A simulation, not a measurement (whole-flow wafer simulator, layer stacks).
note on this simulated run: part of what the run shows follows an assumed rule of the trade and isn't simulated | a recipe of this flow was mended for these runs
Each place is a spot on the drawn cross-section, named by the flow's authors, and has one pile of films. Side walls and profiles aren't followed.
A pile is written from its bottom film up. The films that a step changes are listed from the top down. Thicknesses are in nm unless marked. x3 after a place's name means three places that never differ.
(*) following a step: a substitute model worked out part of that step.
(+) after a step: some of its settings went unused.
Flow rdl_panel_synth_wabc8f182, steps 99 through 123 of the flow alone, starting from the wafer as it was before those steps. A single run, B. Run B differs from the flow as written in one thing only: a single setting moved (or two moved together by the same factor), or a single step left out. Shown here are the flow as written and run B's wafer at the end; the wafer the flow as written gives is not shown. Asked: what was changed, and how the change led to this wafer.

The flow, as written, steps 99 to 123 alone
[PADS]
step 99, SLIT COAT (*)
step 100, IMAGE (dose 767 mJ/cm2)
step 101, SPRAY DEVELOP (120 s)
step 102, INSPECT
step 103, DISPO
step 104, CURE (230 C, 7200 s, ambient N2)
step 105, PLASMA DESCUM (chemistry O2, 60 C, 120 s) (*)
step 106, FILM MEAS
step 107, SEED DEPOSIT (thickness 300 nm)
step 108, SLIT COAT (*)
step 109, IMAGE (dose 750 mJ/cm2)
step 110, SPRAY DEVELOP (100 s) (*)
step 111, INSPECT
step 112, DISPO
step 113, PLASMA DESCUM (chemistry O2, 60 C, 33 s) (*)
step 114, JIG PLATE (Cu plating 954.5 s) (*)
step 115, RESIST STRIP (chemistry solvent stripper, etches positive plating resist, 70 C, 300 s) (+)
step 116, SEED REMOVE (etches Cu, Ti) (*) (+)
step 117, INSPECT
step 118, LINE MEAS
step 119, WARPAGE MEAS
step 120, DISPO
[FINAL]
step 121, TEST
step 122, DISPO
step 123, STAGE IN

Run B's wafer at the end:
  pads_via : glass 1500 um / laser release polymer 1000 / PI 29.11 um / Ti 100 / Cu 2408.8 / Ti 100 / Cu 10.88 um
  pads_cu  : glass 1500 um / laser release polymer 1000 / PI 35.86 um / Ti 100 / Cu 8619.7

What caused this: step 114, JIG PLATE: Cu plating 1184 s was run, whereas the flow has Cu plating 954.5 s.

The path from the change to this, step by step:
  step 114, JIG PLATE (Cu plating 954.5 s) (*)
      pads_via: +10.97 um Cu (as written it would have been: +8307.4 Cu)
      pads_cu, pads_land: +8709.7 Cu (as written it would have been: +7023.8 Cu)
